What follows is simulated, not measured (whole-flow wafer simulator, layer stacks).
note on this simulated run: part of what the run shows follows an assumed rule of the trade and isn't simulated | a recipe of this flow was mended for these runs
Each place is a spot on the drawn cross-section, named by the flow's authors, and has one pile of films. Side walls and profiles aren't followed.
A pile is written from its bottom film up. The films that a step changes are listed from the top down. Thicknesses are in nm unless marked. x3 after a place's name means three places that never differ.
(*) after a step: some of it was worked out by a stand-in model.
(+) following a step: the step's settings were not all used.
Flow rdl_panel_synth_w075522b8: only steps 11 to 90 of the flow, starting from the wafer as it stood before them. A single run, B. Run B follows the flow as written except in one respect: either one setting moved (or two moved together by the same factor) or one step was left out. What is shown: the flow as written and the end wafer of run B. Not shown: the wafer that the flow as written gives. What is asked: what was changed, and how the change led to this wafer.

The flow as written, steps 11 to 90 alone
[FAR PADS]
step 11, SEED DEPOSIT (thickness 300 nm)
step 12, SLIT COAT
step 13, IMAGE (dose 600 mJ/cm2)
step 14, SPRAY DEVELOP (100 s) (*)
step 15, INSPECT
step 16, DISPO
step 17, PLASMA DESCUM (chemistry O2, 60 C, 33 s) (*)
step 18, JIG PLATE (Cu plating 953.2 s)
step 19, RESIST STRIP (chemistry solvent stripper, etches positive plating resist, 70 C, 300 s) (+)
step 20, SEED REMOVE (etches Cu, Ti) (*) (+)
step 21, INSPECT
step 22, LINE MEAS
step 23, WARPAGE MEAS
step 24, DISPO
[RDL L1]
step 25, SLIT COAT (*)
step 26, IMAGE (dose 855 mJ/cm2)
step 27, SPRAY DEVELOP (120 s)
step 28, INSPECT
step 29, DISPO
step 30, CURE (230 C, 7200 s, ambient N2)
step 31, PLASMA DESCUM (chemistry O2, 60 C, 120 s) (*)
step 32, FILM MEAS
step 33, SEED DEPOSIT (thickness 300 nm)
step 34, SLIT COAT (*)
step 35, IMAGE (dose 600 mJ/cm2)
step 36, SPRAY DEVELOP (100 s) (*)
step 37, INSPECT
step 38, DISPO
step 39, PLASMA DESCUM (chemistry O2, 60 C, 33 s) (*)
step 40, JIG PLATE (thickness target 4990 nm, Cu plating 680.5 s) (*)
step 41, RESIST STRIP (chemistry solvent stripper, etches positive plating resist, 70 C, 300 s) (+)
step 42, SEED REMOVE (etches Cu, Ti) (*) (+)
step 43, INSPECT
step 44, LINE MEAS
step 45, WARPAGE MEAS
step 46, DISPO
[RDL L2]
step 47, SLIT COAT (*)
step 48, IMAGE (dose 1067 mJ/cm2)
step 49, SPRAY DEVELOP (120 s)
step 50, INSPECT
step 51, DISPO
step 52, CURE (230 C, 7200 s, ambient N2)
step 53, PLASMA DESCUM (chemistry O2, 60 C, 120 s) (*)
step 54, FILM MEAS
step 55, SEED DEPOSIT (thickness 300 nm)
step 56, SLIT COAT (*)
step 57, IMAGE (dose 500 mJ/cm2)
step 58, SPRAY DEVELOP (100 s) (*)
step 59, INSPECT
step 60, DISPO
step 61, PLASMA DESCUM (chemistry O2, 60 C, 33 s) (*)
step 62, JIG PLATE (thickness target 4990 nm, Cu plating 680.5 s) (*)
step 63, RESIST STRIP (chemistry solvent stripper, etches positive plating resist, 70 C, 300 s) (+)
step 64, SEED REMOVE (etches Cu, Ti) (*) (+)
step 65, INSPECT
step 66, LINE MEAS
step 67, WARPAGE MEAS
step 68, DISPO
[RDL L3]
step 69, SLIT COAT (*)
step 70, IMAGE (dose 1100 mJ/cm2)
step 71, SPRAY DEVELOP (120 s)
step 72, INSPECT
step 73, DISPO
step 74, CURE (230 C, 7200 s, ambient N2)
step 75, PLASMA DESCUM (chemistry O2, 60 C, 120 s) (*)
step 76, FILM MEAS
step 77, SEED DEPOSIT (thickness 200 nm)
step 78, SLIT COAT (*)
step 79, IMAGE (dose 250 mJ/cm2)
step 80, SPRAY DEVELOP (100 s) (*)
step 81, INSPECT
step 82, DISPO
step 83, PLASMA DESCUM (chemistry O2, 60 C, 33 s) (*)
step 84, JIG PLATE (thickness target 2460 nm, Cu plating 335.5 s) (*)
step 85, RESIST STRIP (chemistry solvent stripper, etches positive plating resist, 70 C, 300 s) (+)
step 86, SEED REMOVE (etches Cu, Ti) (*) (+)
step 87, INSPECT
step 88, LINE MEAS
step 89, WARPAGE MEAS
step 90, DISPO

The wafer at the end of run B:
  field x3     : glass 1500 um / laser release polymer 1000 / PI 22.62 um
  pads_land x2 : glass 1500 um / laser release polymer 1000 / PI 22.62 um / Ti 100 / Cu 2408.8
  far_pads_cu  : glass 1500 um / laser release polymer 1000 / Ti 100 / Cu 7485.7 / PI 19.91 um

What caused this: step 18, JIG PLATE: Cu plating 1030 s was run, whereas the flow has Cu plating 953.2 s.

The path from the change to this, step by step:
  step 18, JIG PLATE (Cu plating 953.2 s)
      far_pads_cu, rdl_l1_land, rdl_l1_via: +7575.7 Cu (it would be, as written: +7014.2 Cu)
  step 25, SLIT COAT (*)
      field x3, rdl_l2_cu, rdl_l2_space and 10 more: +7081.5 PI (new film) (it would be, as written: +6915.1 PI (new film))
      rdl_l1_cu: +7556.3 PI (new film) (it would be, as written: +7354.5 PI (new film))
      (as well as at 1 more place)
  step 34, SLIT COAT (*)
      far_pads_cu: +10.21 um ILINE-POS-THICK-GRADE-A (new film) (it would be, as written: +10.3 um ILINE-POS-THICK-GRADE-A (new film))
      rdl_l1_cu: +12.42 um ILINE-POS-THICK-GRADE-A (new film) (it would be, as written: +12.38 um ILINE-POS-THICK-GRADE-A (new film))
      (as well as at 2 more places)
  step 36, SPRAY DEVELOP (100 s) (*)
      rdl_l1_cu: -12.42 um ILINE-POS-THICK-GRADE-A (all of it) (it would be, as written: -12.38 um ILINE-POS-THICK-GRADE-A (all of it))
      rdl_l1_via: -13.22 um ILINE-POS-THICK-GRADE-A (all of it) (it would be, as written: -13.33 um ILINE-POS-THICK-GRADE-A (all of it))
  step 41, RESIST STRIP (chemistry solvent stripper, etches positive plating resist, 70 C, 300 s) (+)
      far_pads_cu: -10.18 um ILINE-POS-THICK-GRADE-A (all of it) (it would be, as written: -10.27 um ILINE-POS-THICK-GRADE-A (all of it))
      rdl_l1_space: -12.4 um ILINE-POS-THICK-GRADE-A (all of it) (it would be, as written: -12.36 um ILINE-POS-THICK-GRADE-A (all of it))
  step 47, SLIT COAT (*)
      rdl_l1_space: +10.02 um PI (it would be, as written: +9924.5 PI)
  step 56, SLIT COAT (*)
      rdl_l1_cu: +10.1 um ILINE-POS-THICK-GRADE-A (new film) (it would be, as written: +10.04 um ILINE-POS-THICK-GRADE-A (new film))
      rdl_l1_space: +11.08 um ILINE-POS-THICK-GRADE-A (new film) (it would be, as written: +11.02 um ILINE-POS-THICK-GRADE-A (new film))
  step 63, RESIST STRIP (chemistry solvent stripper, etches positive plating resist, 70 C, 300 s) (+)
      rdl_l1_cu: -10.07 um ILINE-POS-THICK-GRADE-A (all of it) (it would be, as written: -10.01 um ILINE-POS-THICK-GRADE-A (all of it))
      rdl_l1_space: -11.05 um ILINE-POS-THICK-GRADE-A (all of it) (it would be, as written: -10.99 um ILINE-POS-THICK-GRADE-A (all of it))
